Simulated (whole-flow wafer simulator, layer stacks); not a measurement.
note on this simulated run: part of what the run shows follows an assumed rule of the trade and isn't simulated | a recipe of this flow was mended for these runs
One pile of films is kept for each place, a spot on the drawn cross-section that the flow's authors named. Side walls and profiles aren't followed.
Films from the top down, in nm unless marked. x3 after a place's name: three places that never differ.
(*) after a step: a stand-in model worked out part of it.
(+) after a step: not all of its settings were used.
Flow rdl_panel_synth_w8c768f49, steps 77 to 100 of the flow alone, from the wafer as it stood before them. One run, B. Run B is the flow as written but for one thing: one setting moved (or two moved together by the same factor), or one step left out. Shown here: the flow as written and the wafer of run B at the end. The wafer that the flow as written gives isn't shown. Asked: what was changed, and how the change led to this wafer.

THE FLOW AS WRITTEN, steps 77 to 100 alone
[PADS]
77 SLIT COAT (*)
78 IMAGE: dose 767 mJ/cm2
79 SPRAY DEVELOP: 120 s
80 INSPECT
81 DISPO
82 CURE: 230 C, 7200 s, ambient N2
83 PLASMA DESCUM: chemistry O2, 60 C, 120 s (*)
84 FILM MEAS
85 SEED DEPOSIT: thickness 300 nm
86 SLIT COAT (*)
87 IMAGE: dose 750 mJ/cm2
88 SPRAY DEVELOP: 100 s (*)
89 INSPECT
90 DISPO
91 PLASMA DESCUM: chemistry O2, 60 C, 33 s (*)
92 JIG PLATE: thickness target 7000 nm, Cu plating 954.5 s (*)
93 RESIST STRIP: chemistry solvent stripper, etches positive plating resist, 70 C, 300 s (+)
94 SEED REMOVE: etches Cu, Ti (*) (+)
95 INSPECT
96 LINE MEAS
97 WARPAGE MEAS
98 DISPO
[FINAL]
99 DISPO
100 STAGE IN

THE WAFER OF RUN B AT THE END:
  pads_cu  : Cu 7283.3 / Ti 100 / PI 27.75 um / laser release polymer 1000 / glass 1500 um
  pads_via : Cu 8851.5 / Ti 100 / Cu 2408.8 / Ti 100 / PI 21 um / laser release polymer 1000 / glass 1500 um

The cause: step 92, JIG PLATE: Cu plating 1002 s was run, where the flow has Cu plating 954.5 s.

How the change led to this, step by step:
  92 JIG PLATE: thickness target 7000 nm, Cu plating 954.5 s (*)
      pads_cu, pads_land: Cu +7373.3 (as written it would be: Cu +7023.8)
      pads_via: Cu +8941.5 (as written it would be: Cu +8307.4)
